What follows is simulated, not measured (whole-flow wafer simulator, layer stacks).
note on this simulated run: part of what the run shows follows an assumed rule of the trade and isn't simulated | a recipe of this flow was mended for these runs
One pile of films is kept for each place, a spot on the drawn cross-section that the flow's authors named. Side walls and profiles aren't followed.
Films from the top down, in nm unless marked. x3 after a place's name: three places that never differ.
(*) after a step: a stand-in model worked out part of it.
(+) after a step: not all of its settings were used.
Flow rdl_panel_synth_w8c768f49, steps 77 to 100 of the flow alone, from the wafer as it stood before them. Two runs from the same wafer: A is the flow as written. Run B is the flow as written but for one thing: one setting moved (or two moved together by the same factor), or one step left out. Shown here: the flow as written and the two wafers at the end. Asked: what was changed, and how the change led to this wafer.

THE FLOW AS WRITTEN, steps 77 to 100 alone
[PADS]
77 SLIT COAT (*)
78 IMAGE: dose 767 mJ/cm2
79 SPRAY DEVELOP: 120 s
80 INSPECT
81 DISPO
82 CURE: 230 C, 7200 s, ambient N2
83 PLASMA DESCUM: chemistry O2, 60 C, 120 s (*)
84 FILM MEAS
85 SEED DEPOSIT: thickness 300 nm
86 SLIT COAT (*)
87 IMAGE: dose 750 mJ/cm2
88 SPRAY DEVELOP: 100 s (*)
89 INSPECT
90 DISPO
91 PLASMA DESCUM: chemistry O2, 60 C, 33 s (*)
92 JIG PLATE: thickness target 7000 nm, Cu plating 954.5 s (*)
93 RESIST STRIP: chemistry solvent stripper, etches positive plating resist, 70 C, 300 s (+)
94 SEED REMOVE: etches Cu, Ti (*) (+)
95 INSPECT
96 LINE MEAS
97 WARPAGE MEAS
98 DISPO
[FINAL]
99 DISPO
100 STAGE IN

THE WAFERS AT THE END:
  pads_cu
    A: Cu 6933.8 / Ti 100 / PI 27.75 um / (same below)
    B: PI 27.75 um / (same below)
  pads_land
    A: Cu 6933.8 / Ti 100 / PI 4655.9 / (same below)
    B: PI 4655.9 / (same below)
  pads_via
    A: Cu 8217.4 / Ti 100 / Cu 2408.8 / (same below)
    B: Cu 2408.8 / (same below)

The cause: step 92, JIG PLATE: thickness target 7000 nm, Cu plating 954.5 s (*), was left out.

How the change led to this, step by step:
  94 SEED REMOVE: etches Cu, Ti (*) (+)
      pads_cu, pads_land, pads_via: A Cu -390 | B Cu -300 (all of it), Ti -100 (all of it)
Counting metal films that touch as one body, pads_cu has 0 bodies; the flow as written gives 1 body.
Counting metal films that touch as one body, pads_land has 1 body; the flow as written gives 2 bodies (between them, from the top down: PI 4655.9).
